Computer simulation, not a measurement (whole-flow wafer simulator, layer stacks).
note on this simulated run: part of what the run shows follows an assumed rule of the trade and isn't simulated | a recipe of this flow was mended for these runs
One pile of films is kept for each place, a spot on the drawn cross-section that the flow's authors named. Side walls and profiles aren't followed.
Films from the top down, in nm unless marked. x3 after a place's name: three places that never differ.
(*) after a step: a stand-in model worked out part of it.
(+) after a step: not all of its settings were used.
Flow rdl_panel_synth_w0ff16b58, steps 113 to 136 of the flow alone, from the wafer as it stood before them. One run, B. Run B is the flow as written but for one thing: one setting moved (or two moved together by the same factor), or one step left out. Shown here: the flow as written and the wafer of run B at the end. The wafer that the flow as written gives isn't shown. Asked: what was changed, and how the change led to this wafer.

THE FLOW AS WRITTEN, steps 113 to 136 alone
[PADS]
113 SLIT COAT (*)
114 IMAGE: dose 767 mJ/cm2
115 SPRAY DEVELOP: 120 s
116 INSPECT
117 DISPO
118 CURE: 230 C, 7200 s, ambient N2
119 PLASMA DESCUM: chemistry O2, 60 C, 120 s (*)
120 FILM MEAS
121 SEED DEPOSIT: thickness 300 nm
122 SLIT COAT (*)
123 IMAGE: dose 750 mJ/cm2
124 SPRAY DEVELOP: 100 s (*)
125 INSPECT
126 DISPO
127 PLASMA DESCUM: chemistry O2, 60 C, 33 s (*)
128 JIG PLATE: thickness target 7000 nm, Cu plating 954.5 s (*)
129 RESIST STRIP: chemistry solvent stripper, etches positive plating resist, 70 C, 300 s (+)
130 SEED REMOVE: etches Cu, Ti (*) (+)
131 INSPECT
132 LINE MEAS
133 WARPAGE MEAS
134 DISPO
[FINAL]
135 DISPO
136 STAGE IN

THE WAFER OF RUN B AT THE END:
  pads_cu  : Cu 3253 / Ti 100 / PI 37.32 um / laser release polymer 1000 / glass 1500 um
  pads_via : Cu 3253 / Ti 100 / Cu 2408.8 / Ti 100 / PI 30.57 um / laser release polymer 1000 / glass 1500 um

The cause: step 128, JIG PLATE: Cu plating 454.3 s was run, where the flow has Cu plating 954.5 s.

How the change led to this, step by step:
  128 JIG PLATE: thickness target 7000 nm, Cu plating 954.5 s (*)
      pads_cu, pads_land: Cu +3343 (as written it would be: Cu +7023.8)
      pads_via: Cu +3343 (as written it would be: Cu +8307.4)
